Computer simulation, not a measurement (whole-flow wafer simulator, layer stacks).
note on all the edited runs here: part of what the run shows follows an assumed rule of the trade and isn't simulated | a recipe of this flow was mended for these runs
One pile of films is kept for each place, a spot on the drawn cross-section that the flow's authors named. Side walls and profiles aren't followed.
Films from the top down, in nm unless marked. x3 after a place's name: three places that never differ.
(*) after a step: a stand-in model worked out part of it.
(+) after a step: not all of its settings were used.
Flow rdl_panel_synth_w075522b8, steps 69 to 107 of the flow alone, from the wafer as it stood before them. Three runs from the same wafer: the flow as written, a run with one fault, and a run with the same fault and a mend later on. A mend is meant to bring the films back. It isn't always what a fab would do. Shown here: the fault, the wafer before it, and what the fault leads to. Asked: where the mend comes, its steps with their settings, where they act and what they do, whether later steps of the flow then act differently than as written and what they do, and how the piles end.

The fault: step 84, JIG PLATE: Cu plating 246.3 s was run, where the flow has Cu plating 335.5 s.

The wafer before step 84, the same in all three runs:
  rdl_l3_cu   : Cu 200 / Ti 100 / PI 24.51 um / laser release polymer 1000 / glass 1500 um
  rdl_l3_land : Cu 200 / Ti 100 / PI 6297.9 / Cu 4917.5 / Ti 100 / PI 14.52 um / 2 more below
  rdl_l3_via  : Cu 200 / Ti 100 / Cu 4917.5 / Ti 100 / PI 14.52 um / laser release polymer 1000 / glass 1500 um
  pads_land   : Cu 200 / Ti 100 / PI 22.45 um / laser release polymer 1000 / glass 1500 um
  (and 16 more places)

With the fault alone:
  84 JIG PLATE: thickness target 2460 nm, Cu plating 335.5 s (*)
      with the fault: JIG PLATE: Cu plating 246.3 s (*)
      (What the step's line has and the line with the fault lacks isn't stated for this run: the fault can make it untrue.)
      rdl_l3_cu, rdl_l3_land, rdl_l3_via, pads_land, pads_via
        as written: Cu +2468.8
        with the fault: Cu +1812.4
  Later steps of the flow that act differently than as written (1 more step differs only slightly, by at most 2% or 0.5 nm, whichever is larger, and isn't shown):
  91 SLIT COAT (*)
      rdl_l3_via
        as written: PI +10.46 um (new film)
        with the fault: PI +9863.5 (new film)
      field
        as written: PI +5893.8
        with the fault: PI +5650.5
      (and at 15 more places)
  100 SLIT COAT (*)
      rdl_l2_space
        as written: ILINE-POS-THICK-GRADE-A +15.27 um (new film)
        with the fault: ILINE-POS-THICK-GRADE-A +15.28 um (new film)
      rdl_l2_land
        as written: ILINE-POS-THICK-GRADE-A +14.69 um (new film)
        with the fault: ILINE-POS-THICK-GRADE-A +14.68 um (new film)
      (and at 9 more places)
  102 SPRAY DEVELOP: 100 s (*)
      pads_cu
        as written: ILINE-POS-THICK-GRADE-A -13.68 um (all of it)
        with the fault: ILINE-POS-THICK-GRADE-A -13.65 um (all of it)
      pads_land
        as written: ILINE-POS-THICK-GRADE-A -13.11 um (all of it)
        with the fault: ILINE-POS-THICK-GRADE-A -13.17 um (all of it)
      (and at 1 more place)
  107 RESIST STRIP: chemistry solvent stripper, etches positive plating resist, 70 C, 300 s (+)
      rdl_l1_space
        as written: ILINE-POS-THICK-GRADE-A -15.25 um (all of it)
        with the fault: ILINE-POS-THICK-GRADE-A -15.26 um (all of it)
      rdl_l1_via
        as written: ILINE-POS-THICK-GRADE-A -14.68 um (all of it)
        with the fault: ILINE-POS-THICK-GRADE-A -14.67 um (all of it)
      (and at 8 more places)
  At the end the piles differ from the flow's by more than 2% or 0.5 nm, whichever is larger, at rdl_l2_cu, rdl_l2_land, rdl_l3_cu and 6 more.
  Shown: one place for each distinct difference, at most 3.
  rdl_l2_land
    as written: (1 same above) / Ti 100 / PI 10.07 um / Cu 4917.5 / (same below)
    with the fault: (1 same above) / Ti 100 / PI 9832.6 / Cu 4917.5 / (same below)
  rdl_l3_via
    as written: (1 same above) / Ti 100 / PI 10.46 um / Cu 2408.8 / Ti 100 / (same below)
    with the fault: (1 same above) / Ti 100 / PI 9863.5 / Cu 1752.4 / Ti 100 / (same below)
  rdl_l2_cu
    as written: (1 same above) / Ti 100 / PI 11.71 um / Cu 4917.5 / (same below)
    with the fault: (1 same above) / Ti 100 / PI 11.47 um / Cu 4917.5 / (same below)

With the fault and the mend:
  The mend comes after step 84.
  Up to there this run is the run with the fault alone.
  84a JIG PLATE: Cu plating 89.24 s (*) (the flow's step 84 once more, with other settings)
      rdl_l3_cu, rdl_l3_land, rdl_l3_via, pads_land, pads_via
        Cu +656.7
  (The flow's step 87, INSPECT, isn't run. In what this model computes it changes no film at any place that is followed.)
  Later steps of the flow that act differently than as written:
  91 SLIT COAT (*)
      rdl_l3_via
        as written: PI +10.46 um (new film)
        with the mend: PI +10.47 um (new film)
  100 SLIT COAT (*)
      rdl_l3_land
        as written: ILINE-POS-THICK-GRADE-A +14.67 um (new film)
        with the mend: ILINE-POS-THICK-GRADE-A +14.66 um (new film)
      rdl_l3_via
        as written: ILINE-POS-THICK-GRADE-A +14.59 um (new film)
        with the mend: ILINE-POS-THICK-GRADE-A +14.58 um (new film)
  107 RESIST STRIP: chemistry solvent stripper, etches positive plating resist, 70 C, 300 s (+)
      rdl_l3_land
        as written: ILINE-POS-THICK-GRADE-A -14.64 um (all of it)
        with the mend: ILINE-POS-THICK-GRADE-A -14.63 um (all of it)
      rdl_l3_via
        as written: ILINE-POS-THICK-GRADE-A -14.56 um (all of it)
        with the mend: ILINE-POS-THICK-GRADE-A -14.55 um (all of it)
  At the end the piles differ from the flow's only slightly at the places that both follow, by at most 2% or 0.5 nm, whichever is larger.
